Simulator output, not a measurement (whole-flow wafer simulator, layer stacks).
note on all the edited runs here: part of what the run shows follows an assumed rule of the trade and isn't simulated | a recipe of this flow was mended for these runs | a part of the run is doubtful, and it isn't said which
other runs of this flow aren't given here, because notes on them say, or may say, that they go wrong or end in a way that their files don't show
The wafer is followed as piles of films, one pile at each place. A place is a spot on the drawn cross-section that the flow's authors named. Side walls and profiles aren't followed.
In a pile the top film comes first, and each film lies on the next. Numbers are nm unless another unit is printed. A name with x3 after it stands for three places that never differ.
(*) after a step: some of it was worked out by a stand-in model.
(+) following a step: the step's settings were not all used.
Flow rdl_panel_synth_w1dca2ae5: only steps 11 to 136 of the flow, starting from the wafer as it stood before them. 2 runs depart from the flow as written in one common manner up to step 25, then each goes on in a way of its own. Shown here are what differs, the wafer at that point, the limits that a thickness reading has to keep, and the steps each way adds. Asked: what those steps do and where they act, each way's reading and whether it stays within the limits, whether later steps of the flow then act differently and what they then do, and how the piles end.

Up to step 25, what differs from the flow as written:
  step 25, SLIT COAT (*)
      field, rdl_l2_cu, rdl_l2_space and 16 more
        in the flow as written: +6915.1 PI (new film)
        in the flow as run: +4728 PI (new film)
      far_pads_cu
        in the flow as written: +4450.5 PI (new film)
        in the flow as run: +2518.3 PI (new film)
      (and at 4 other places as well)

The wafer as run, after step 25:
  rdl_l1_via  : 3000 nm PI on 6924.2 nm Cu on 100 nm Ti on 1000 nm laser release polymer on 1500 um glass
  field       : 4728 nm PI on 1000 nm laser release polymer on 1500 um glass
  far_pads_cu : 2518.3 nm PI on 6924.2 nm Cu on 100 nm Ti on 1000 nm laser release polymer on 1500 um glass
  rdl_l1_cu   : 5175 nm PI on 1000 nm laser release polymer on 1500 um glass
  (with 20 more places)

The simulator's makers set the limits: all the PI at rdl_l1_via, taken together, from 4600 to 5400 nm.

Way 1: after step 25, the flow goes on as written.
  Reading after step 25: 3000 nm, not within the limits.
  Later steps of the flow acting differently than as written (not shown: 1 more step that differs only slightly, by at most 2% or 0.5 nm, whichever is larger):
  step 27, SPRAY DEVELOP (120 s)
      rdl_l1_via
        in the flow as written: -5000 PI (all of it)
        going this way: -3000 PI (all of it)
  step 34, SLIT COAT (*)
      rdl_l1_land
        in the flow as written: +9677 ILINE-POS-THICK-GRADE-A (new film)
        going this way: +10.03 um ILINE-POS-THICK-GRADE-A (new film)
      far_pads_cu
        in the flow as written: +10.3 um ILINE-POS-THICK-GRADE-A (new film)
        going this way: +10.37 um ILINE-POS-THICK-GRADE-A (new film)
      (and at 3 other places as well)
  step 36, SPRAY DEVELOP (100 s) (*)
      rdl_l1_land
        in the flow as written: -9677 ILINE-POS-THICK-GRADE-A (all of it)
        going this way: -10.03 um ILINE-POS-THICK-GRADE-A (all of it)
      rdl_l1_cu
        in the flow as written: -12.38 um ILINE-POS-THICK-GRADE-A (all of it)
        going this way: -12.5 um ILINE-POS-THICK-GRADE-A (all of it)
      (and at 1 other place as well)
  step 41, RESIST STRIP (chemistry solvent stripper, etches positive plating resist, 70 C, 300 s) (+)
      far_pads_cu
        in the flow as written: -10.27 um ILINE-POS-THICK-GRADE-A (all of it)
        going this way: -10.34 um ILINE-POS-THICK-GRADE-A (all of it)
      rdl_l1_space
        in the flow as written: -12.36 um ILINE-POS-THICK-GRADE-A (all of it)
        going this way: -12.46 um ILINE-POS-THICK-GRADE-A (all of it)
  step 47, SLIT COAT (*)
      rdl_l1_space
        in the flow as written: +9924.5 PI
        going this way: +10.08 um PI
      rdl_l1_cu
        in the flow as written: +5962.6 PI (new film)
        going this way: +6110.1 PI (new film)
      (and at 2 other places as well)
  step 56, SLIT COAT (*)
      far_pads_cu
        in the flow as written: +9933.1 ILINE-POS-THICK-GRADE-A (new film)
        going this way: +10.01 um ILINE-POS-THICK-GRADE-A (new film)
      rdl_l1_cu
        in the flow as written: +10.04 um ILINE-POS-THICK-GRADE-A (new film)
        going this way: +10.17 um ILINE-POS-THICK-GRADE-A (new film)
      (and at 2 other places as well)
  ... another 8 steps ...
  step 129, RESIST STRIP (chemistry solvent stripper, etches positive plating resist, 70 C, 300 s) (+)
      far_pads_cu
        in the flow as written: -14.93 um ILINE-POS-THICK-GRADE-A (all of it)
        going this way: -14.94 um ILINE-POS-THICK-GRADE-A (all of it)
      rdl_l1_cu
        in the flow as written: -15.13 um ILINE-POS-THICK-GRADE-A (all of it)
        going this way: -15.17 um ILINE-POS-THICK-GRADE-A (all of it)
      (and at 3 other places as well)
  At field, far_pads_cu, rdl_l1_cu and 21 more, the piles at the end differ from the flow's by more than 2% or 0.5 nm, whichever is larger.
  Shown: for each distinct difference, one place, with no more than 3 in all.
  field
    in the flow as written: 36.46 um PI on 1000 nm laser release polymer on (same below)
    going this way: 34.27 um PI on 1000 nm laser release polymer on (same below)
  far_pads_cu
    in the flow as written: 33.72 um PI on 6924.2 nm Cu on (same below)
    going this way: 31.91 um PI on 6924.2 nm Cu on (same below)
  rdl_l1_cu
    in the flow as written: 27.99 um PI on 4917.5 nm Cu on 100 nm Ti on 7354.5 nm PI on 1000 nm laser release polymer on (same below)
    going this way: 28.31 um PI on 4917.5 nm Cu on 100 nm Ti on 5175 nm PI on 1000 nm laser release polymer on (same below)

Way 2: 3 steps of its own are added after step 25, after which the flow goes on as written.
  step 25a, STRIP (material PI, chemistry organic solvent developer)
      field, rdl_l2_cu, rdl_l2_space and 16 more
        -4728 PI (all of it)
      far_pads_cu
        -2518.3 PI (all of it)
      rdl_l1_cu
        -5175 PI (all of it)
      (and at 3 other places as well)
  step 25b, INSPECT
      leaves every film unchanged at each place that is followed
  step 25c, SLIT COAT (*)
      field, rdl_l2_cu, rdl_l2_space and 16 more
        +6915.1 PI (new film)
      far_pads_cu
        +4450.5 PI (new film)
      rdl_l1_cu
        +7354.5 PI (new film)
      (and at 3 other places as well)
  Reading after step 25c: 5000 nm, inside the limits.
  None of the later steps of the flow acts differently than as written at any place that is followed.
  At every place that both follow, the piles at the end match the flow's.

Keeping within the limits: way 2. Outside them: way 1.
